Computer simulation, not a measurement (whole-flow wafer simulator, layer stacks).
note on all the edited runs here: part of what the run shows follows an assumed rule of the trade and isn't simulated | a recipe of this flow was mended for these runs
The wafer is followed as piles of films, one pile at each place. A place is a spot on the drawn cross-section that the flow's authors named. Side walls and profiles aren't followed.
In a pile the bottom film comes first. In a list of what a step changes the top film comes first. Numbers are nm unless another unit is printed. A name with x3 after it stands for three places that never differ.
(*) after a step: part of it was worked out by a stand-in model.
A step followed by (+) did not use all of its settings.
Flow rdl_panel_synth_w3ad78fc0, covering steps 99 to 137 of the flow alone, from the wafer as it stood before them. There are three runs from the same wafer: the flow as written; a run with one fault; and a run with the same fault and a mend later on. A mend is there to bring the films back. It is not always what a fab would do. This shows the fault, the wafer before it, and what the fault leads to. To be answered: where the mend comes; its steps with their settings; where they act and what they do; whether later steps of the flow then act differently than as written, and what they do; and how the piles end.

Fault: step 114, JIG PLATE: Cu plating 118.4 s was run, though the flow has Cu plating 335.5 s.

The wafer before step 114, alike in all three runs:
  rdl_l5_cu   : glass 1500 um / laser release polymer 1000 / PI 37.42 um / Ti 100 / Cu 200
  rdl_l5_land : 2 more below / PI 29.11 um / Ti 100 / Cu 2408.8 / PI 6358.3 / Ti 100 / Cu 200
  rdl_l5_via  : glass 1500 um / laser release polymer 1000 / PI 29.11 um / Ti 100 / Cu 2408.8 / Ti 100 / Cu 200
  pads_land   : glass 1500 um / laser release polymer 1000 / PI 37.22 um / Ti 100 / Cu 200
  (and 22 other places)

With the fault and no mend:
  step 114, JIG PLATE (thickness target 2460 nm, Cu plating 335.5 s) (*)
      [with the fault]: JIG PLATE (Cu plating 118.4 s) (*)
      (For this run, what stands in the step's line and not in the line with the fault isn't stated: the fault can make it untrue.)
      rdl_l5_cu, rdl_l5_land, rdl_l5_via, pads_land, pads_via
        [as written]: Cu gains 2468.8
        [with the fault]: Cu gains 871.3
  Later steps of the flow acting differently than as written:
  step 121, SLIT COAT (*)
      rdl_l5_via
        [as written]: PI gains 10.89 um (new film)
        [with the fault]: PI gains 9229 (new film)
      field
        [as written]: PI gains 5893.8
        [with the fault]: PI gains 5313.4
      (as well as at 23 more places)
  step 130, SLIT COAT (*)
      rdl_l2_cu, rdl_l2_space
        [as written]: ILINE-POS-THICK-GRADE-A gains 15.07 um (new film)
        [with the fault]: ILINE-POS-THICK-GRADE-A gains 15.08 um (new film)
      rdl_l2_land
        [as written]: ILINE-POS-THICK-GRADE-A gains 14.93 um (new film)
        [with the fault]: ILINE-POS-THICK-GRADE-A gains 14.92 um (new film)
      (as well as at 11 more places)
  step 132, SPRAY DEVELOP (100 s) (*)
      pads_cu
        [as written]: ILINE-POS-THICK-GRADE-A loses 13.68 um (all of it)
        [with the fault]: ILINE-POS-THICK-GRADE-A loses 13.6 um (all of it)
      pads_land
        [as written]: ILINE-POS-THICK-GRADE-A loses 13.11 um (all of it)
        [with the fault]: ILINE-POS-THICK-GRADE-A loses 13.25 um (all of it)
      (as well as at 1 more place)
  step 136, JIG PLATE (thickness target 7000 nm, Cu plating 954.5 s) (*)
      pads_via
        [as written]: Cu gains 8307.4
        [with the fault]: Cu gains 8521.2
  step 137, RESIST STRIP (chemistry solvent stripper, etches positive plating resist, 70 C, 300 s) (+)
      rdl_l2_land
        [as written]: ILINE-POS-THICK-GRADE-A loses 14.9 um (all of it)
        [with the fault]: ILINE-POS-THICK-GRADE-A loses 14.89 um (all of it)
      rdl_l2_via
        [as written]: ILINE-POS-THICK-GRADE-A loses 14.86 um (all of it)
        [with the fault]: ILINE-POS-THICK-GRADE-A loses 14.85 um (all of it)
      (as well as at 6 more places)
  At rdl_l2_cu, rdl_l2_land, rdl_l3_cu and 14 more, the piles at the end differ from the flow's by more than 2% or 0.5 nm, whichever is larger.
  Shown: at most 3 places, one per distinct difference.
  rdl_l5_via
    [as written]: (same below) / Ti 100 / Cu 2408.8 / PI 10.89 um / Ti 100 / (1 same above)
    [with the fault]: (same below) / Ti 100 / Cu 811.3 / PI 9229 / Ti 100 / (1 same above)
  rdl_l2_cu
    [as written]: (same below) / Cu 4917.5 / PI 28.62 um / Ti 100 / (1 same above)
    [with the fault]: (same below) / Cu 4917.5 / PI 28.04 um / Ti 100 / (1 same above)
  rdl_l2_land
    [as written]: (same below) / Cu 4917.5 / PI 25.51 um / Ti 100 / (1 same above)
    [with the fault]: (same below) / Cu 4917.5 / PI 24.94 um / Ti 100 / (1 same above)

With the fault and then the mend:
  After step 114 comes the mend.
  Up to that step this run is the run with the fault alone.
  step 114a, JIG PLATE (Cu plating 217.1 s) (*) (a further turn of the flow's step 114, with different settings)
      rdl_l5_cu, rdl_l5_land, rdl_l5_via, pads_land, pads_via
        Cu gains 1597.6
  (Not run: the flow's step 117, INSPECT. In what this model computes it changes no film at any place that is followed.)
  Later steps of the flow that are run all act as written at every place that is followed.
  The piles end the same as the flow's at every place that both follow.
